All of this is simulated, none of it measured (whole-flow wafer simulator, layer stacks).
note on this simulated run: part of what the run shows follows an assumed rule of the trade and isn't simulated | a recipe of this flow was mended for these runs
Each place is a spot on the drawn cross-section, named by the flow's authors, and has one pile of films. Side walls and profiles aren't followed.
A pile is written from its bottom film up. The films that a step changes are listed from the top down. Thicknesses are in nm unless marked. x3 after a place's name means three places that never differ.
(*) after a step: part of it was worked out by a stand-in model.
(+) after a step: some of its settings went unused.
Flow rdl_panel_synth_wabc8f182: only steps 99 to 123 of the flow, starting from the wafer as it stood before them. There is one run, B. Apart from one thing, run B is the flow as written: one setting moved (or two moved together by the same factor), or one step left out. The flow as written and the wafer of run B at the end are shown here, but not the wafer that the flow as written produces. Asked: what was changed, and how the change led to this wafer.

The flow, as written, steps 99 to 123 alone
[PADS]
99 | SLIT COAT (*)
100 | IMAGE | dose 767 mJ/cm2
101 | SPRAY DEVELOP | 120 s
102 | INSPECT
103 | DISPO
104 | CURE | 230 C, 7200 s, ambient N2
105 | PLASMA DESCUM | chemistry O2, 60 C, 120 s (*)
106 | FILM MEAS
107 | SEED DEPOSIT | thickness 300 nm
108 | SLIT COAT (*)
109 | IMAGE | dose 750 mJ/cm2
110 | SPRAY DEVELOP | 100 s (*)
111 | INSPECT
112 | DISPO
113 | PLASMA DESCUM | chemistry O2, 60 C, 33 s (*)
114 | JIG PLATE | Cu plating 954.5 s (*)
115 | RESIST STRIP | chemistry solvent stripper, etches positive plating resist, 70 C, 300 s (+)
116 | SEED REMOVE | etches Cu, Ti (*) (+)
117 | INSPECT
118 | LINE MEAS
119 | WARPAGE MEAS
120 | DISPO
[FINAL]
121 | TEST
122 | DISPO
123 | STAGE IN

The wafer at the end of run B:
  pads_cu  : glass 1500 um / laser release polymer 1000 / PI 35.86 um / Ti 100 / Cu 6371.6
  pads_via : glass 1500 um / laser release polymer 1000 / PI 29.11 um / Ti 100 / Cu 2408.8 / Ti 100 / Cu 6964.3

What caused this: step 114, JIG PLATE: Cu plating 878.1 s was run, while the flow as written has Cu plating 954.5 s.

The path from the change to this, step by step:
  114 | JIG PLATE | Cu plating 954.5 s (*)
      pads_cu, pads_land: Cu gains 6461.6 (as written it would have been: Cu gains 7023.8)
      pads_via: Cu gains 7054.3 (as written it would have been: Cu gains 8307.4)
